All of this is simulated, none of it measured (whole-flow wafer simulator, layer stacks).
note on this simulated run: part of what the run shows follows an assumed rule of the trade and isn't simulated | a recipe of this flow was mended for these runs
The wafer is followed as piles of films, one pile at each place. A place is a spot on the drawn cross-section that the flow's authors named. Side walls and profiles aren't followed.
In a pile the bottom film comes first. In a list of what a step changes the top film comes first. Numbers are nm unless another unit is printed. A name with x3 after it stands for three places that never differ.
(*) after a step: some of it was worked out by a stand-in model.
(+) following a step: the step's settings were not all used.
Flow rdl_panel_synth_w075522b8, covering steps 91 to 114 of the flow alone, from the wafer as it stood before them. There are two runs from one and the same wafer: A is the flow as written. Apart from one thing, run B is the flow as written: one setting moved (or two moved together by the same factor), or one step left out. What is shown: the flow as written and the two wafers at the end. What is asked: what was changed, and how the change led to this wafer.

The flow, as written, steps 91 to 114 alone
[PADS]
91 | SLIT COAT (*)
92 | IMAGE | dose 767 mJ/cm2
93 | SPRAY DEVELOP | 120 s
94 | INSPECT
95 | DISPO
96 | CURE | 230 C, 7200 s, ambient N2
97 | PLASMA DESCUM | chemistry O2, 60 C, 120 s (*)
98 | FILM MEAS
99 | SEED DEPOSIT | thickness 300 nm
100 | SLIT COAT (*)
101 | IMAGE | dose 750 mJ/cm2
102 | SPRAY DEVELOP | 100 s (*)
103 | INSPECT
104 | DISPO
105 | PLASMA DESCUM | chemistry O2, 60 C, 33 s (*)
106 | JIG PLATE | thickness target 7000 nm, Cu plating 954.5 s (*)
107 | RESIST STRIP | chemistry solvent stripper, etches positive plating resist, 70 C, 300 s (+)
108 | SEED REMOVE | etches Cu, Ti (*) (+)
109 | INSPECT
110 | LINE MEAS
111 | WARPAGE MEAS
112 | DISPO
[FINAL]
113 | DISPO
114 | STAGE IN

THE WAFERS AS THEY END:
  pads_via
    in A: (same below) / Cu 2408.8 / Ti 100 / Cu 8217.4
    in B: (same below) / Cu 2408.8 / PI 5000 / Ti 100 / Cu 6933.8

What caused this: step 93, SPRAY DEVELOP: 120 s, was not run.

How this came from the change, step by step:
  100 | SLIT COAT (*)
      pads_cu: A +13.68 um ILINE-POS-THICK-GRADE-A (new film) | B +15.14 um ILINE-POS-THICK-GRADE-A (new film)
      pads_space: A +14.2 um ILINE-POS-THICK-GRADE-A (new film) | B +15.4 um ILINE-POS-THICK-GRADE-A (new film)
      (as well as at 2 more places)
  102 | SPRAY DEVELOP | 100 s (*)
      pads_cu: A -13.68 um ILINE-POS-THICK-GRADE-A (all of it) | B -15.14 um ILINE-POS-THICK-GRADE-A (all of it)
      pads_land: A -13.11 um ILINE-POS-THICK-GRADE-A (all of it) | B -14.77 um ILINE-POS-THICK-GRADE-A (all of it)
      (as well as at 1 more place)
  106 | JIG PLATE | thickness target 7000 nm, Cu plating 954.5 s (*)
      pads_via: A +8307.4 Cu | B +7023.8 Cu
  107 | RESIST STRIP | chemistry solvent stripper, etches positive plating resist, 70 C, 300 s (+)
      pads_space: A -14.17 um ILINE-POS-THICK-GRADE-A (all of it) | B -15.37 um ILINE-POS-THICK-GRADE-A (all of it)
If metal films that touch count as one body, pads_via has 2 bodies (between them, from the top down: PI 5000); the flow as written gives 1 body.
